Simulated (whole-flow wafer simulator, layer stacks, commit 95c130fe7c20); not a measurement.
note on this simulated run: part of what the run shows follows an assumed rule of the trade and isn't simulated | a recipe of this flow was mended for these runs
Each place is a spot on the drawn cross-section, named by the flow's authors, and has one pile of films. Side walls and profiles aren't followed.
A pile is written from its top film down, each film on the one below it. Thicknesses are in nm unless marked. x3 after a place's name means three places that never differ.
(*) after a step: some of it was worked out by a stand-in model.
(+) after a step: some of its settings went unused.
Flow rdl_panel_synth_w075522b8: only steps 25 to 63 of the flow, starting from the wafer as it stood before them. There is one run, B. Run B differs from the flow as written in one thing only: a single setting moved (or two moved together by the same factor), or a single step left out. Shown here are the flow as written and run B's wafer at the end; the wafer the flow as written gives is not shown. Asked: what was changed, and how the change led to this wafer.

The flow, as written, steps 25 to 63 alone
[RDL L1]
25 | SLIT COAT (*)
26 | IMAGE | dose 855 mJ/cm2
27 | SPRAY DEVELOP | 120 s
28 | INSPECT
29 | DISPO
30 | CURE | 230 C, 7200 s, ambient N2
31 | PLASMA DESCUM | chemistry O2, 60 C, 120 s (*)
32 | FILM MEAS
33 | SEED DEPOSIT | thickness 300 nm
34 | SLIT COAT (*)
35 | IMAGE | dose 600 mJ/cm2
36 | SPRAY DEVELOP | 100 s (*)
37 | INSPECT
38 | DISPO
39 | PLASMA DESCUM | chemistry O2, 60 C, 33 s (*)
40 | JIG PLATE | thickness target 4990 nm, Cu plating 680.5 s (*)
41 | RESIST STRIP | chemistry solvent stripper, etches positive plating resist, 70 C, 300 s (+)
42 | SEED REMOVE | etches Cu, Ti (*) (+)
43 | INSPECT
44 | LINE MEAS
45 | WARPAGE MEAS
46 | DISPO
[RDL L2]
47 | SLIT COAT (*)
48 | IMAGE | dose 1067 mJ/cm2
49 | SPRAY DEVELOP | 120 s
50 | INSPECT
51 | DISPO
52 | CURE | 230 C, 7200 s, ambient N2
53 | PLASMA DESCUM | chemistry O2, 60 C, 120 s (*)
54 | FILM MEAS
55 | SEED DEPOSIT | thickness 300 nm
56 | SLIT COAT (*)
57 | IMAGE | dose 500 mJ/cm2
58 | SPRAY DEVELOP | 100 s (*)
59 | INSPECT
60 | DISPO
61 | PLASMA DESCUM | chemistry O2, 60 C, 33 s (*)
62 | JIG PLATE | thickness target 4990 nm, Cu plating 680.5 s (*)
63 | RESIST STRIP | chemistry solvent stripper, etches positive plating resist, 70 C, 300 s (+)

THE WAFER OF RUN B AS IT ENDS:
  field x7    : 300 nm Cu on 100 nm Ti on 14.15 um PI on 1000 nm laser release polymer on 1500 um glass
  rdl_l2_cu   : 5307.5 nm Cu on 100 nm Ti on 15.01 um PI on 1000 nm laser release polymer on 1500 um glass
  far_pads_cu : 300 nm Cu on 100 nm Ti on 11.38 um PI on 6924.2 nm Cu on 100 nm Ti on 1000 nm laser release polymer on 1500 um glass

What caused this: step 40, JIG PLATE: Cu plating 456.6 s was run, while the flow as written has Cu plating 680.5 s.

The path from the change to this, step by step:
  40 | JIG PLATE | thickness target 4990 nm, Cu plating 680.5 s (*)
      rdl_l1_cu, rdl_l1_land, rdl_l1_via, rdl_l1_rim, rdl_l2_land, rdl_l2_via: Cu gains 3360 (as written it would have been: Cu gains 5007.5)
  47 | SLIT COAT (*)
      field x7, rdl_l2_rim x3: PI gains 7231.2 (as written it would have been: PI gains 7600.9)
      rdl_l2_cu, rdl_l2_space: PI gains 8093.5 (as written it would have been: PI gains 8899.9)
      (and at 5 other places as well)
  56 | SLIT COAT (*)
      rdl_l2_cu, rdl_l2_space: ILINE-POS-THICK-GRADE-A gains 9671 (new film) (as written it would have been: ILINE-POS-THICK-GRADE-A gains 9884.2 (new film))
      far_pads_cu: ILINE-POS-THICK-GRADE-A gains 9722.9 (new film) (as written it would have been: ILINE-POS-THICK-GRADE-A gains 9933.1 (new film))
      (and at 6 other places as well)
  58 | SPRAY DEVELOP | 100 s (*)
      rdl_l2_cu: ILINE-POS-THICK-GRADE-A loses 9671 (all of it) (as written it would have been: ILINE-POS-THICK-GRADE-A loses 9884.2 (all of it))
      rdl_l2_land: ILINE-POS-THICK-GRADE-A loses 7659.1 (all of it) (as written it would have been: ILINE-POS-THICK-GRADE-A loses 7416.3 (all of it))
      (and at 1 other place as well)
  63 | RESIST STRIP | chemistry solvent stripper, etches positive plating resist, 70 C, 300 s (+)
      far_pads_cu: ILINE-POS-THICK-GRADE-A loses 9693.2 (all of it) (as written it would have been: ILINE-POS-THICK-GRADE-A loses 9903.4 (all of it))
      rdl_l1_cu: ILINE-POS-THICK-GRADE-A loses 10.15 um (all of it) (as written it would have been: ILINE-POS-THICK-GRADE-A loses 10.01 um (all of it))
      (and at 4 other places as well)
